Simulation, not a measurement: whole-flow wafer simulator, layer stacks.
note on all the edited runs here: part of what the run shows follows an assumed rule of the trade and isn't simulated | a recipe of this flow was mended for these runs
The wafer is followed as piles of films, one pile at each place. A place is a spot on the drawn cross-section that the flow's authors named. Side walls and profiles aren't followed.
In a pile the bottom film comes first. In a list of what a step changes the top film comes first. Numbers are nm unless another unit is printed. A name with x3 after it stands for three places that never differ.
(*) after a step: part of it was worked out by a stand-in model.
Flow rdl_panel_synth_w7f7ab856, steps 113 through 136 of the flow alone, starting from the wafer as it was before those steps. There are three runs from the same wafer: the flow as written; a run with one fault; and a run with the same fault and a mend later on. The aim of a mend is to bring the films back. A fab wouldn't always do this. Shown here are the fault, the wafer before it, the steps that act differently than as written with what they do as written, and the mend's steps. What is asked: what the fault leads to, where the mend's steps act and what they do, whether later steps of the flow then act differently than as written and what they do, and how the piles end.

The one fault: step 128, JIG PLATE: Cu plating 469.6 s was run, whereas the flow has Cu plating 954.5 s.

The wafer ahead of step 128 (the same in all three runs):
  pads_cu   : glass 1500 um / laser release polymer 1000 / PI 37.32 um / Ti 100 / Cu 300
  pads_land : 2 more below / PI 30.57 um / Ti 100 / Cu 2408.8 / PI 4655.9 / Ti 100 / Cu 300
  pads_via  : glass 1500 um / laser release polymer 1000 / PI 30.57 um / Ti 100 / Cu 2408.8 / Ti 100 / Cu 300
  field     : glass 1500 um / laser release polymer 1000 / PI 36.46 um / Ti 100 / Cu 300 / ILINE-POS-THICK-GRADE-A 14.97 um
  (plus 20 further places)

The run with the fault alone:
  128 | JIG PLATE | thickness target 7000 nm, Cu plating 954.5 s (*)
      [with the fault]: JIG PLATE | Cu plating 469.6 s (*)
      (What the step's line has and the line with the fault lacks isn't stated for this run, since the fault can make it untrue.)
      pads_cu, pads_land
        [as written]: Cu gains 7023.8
        [with the fault]: Cu gains 3455.6
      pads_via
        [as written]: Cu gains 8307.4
        [with the fault]: Cu gains 3455.6
  None of the later steps of the flow acts differently than as written at any place that is followed.
  At pads_cu, pads_land, pads_via, the piles at the end differ from the flow's by more than 2% or 0.5 nm, whichever is larger.
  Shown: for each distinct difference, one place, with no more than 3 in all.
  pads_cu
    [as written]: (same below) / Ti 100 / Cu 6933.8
    [with the fault]: (same below) / Ti 100 / Cu 3365.6
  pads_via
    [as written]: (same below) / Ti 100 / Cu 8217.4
    [with the fault]: (same below) / Ti 100 / Cu 3365.6

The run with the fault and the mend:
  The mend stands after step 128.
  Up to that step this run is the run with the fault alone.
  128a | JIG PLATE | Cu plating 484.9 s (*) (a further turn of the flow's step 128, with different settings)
      pads_cu, pads_land
        Cu gains 3568.2
      pads_via
        Cu gains 4851.8
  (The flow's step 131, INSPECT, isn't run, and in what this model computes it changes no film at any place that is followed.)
  None of the later steps of the flow acts differently than as written at any place that is followed.
  The piles end the same as the flow's at every place that both follow.
